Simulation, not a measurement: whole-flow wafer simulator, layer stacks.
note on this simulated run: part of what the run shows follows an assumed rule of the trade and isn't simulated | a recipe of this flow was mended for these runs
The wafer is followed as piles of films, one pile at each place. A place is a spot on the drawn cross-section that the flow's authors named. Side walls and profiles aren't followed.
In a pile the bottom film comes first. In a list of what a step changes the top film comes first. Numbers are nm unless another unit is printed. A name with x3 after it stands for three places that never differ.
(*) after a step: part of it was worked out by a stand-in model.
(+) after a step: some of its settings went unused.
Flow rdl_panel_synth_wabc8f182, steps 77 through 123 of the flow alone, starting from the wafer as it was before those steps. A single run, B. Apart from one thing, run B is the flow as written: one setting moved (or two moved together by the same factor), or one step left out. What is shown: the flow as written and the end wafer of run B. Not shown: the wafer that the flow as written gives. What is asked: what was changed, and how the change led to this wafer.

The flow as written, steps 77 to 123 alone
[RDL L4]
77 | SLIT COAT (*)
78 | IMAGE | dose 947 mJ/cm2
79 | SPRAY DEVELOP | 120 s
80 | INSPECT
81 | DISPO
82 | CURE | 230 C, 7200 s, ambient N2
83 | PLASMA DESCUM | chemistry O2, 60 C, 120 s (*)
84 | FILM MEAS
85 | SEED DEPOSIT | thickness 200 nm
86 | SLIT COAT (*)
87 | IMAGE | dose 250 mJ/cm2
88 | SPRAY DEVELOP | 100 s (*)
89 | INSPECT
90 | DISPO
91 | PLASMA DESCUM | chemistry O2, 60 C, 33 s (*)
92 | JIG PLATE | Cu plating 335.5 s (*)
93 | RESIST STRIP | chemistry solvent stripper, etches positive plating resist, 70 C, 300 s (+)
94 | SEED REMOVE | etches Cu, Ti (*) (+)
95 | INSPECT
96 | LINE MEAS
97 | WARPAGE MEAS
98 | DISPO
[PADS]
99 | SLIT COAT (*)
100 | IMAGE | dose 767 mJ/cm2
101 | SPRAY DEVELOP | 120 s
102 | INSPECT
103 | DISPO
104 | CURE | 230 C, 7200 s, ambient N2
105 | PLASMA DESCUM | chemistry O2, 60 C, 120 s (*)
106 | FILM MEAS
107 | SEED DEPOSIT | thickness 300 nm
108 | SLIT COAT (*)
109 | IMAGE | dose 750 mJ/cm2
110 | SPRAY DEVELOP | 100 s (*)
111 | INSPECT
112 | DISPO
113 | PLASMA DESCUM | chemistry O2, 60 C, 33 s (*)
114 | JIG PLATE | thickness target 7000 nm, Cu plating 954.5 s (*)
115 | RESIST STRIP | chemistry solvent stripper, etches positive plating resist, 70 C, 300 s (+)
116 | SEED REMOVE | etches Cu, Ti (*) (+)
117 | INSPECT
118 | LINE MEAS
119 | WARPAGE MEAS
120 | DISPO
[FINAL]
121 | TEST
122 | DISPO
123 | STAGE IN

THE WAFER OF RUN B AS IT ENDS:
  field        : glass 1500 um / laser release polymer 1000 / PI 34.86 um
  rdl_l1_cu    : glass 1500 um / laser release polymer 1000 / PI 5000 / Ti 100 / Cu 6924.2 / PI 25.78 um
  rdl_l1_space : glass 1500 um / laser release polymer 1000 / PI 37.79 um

What caused this: step 92, JIG PLATE: Cu plating 281.8 s was run, while the flow as written has Cu plating 335.5 s.

The path from the change to this, step by step:
  92 | JIG PLATE | Cu plating 335.5 s (*)
      rdl_l4_cu, rdl_l4_land, rdl_l4_via, pads_land, pads_via: Cu gains 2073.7 (in the flow as written it would be: Cu gains 2468.8)
  99 | SLIT COAT (*)
      field: PI gains 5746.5 (in the flow as written it would be: PI gains 5893.8)
      rdl_l1_cu: PI gains 5727.6 (in the flow as written it would be: PI gains 5874.7)
      (and at 18 other places as well)
  108 | SLIT COAT (*)
      rdl_l4_cu: ILINE-POS-THICK-GRADE-A gains 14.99 um (new film) (in the flow as written it would be: ILINE-POS-THICK-GRADE-A gains 15.12 um (new film))
      rdl_l4_space: ILINE-POS-THICK-GRADE-A gains 15 um (new film) (in the flow as written it would be: ILINE-POS-THICK-GRADE-A gains 15.12 um (new film))
      (and at 6 other places as well)
  110 | SPRAY DEVELOP | 100 s (*)
      pads_cu: ILINE-POS-THICK-GRADE-A loses 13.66 um (all of it) (in the flow as written it would be: ILINE-POS-THICK-GRADE-A loses 13.68 um (all of it))
      pads_land: ILINE-POS-THICK-GRADE-A loses 13.14 um (all of it) (in the flow as written it would be: ILINE-POS-THICK-GRADE-A loses 13.11 um (all of it))
      (and at 1 other place as well)
  115 | RESIST STRIP | chemistry solvent stripper, etches positive plating resist, 70 C, 300 s (+)
      rdl_l4_cu: ILINE-POS-THICK-GRADE-A loses 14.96 um (all of it) (in the flow as written it would be: ILINE-POS-THICK-GRADE-A loses 15.09 um (all of it))
      rdl_l4_space: ILINE-POS-THICK-GRADE-A loses 14.98 um (all of it) (in the flow as written it would be: ILINE-POS-THICK-GRADE-A loses 15.09 um (all of it))
      (and at 3 other places as well)
